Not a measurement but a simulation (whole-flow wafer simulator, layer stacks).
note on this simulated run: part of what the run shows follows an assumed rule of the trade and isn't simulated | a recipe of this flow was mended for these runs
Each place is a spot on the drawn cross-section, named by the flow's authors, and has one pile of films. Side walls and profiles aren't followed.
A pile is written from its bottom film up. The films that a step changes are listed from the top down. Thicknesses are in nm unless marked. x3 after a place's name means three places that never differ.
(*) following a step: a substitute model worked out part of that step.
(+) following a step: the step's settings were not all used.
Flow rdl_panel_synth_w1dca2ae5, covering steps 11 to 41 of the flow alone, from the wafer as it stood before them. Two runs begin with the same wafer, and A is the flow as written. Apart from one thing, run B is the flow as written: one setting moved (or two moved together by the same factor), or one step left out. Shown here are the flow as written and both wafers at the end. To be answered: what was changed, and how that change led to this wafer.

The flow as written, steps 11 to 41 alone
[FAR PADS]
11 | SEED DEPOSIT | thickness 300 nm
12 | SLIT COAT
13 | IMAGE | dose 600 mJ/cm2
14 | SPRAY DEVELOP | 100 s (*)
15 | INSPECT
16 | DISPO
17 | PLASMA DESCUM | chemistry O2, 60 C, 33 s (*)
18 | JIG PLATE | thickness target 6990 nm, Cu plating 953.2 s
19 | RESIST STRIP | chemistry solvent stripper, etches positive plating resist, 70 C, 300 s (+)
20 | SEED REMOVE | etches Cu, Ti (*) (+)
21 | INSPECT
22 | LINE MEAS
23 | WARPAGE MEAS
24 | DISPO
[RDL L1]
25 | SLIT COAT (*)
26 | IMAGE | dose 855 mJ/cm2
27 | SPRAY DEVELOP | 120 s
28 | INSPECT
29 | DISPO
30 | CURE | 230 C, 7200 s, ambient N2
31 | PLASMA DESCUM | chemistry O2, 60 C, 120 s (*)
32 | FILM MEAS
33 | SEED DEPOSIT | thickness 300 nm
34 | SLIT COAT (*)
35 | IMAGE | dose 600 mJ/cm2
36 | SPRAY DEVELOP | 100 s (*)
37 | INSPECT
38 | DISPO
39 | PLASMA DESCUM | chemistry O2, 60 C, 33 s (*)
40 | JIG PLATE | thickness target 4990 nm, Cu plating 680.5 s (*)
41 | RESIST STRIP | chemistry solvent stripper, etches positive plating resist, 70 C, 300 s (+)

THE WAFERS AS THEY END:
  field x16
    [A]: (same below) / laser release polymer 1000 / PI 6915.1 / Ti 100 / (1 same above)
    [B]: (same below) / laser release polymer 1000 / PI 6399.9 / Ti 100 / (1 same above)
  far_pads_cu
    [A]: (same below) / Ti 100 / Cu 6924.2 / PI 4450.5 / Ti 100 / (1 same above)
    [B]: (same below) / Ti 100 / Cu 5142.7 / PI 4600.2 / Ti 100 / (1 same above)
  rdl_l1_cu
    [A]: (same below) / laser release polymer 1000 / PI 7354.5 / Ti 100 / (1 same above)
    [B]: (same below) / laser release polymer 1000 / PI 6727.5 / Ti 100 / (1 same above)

What caused this: step 18, JIG PLATE: Cu plating 711.1 s was run, whereas the flow has Cu plating 953.2 s.

Step by step, how the change led to this:
  18 | JIG PLATE | thickness target 6990 nm, Cu plating 953.2 s
      far_pads_cu, rdl_l1_land, rdl_l1_via: A Cu gains 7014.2 | B Cu gains 5232.7
  25 | SLIT COAT (*)
      field x16, rdl_l1_rim x3: A PI gains 6915.1 (new film) | B PI gains 6399.9 (new film)
      far_pads_cu: A PI gains 4450.5 (new film) | B PI gains 4600.2 (new film)
      (also at 2 further places)
  34 | SLIT COAT (*)
      far_pads_cu: A ILINE-POS-THICK-GRADE-A gains 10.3 um (new film) | B ILINE-POS-THICK-GRADE-A gains 10.59 um (new film)
      rdl_l1_cu: A ILINE-POS-THICK-GRADE-A gains 12.38 um (new film) | B ILINE-POS-THICK-GRADE-A gains 12.24 um (new film)
      (also at 3 further places)
  36 | SPRAY DEVELOP | 100 s (*)
      rdl_l1_cu: A ILINE-POS-THICK-GRADE-A loses 12.38 um (all of it) | B ILINE-POS-THICK-GRADE-A loses 12.24 um (all of it)
      rdl_l1_land: A ILINE-POS-THICK-GRADE-A loses 9677 (all of it) | B ILINE-POS-THICK-GRADE-A loses 9989.3 (all of it)
      (also at 1 further place)
  41 | RESIST STRIP | chemistry solvent stripper, etches positive plating resist, 70 C, 300 s (+)
      far_pads_cu: A ILINE-POS-THICK-GRADE-A loses 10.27 um (all of it) | B ILINE-POS-THICK-GRADE-A loses 10.57 um (all of it)
      rdl_l1_space: A ILINE-POS-THICK-GRADE-A loses 12.36 um (all of it) | B ILINE-POS-THICK-GRADE-A loses 12.22 um (all of it)
